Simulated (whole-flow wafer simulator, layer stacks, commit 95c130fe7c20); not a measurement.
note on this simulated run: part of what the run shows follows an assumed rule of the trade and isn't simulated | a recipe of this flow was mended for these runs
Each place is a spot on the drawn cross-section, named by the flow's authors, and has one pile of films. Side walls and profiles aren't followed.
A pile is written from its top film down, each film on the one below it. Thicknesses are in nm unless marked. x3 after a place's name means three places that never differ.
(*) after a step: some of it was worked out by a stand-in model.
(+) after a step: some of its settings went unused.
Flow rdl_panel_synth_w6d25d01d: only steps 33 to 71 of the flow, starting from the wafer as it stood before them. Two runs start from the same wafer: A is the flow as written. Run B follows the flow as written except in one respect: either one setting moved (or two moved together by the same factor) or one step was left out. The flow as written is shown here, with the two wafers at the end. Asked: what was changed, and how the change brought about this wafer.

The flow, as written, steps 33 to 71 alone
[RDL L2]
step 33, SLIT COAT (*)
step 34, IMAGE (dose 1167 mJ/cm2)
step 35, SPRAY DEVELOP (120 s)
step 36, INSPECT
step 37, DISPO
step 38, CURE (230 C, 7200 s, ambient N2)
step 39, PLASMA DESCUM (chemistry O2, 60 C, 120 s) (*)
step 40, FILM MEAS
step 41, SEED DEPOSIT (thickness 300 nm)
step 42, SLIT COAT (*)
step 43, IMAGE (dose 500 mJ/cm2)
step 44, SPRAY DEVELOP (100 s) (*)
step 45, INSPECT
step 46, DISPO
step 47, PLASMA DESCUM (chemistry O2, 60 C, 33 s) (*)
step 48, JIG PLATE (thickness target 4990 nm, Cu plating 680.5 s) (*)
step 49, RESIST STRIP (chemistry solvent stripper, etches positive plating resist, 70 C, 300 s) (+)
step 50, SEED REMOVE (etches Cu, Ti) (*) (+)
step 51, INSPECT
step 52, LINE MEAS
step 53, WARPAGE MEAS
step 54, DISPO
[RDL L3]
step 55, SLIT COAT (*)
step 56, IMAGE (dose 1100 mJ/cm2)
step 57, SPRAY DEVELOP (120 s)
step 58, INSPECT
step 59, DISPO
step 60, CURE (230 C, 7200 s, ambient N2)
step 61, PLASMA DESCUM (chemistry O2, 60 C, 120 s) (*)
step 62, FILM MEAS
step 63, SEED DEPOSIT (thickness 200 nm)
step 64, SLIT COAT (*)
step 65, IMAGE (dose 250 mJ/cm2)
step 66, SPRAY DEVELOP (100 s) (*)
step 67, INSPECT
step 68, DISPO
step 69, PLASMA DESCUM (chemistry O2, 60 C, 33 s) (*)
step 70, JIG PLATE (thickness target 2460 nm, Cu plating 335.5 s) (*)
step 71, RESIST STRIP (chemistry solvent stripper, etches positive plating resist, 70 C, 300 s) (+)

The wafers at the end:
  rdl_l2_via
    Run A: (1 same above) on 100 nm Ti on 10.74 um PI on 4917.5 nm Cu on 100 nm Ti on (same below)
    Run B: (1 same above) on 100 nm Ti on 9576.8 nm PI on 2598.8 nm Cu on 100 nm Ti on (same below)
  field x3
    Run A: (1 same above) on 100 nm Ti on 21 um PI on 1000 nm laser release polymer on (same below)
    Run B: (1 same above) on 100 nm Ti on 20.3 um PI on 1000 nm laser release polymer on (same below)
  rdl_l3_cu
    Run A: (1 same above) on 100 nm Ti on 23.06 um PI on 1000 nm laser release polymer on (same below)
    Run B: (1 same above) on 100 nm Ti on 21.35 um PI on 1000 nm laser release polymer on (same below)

The reason: step 48, JIG PLATE: Cu plating 365.4 s was run, while the flow as written has Cu plating 680.5 s.

The path from the change to this, step by step:
  step 48, JIG PLATE (thickness target 4990 nm, Cu plating 680.5 s) (*)
      rdl_l2_cu, rdl_l2_land, rdl_l2_via, rdl_l2_rim, rdl_l3_land, rdl_l3_via: A Cu gains 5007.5 | B Cu gains 2688.8
  step 55, SLIT COAT (*)
      rdl_l2_space: A PI gains 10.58 um | B PI gains 8722.3
      rdl_l2_via: A PI gains 10.74 um (new film) | B PI gains 9576.8 (new film)
      (as well as at 14 more places)
  step 64, SLIT COAT (*)
      rdl_l2_cu: A ILINE-POS-THICK-GRADE-A gains 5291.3 (new film) | B ILINE-POS-THICK-GRADE-A gains 5136.1 (new film)
      rdl_l2_space: A ILINE-POS-THICK-GRADE-A gains 5624.6 (new film) | B ILINE-POS-THICK-GRADE-A gains 5324.9 (new film)
      (as well as at 7 more places)
  step 66, SPRAY DEVELOP (100 s) (*)
      rdl_l3_cu: A ILINE-POS-THICK-GRADE-A loses 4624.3 (all of it) | B ILINE-POS-THICK-GRADE-A loses 4453.8 (all of it)
      rdl_l3_land: A ILINE-POS-THICK-GRADE-A loses 2880.1 (all of it) | B ILINE-POS-THICK-GRADE-A loses 3038.5 (all of it)
      (as well as at 1 more place)
  step 71, RESIST STRIP (chemistry solvent stripper, etches positive plating resist, 70 C, 300 s) (+)
      rdl_l2_cu: A ILINE-POS-THICK-GRADE-A loses 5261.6 (all of it) | B ILINE-POS-THICK-GRADE-A loses 5106.4 (all of it)
      rdl_l2_space: A ILINE-POS-THICK-GRADE-A loses 5594.9 (all of it) | B ILINE-POS-THICK-GRADE-A loses 5295.2 (all of it)
      (as well as at 4 more places)
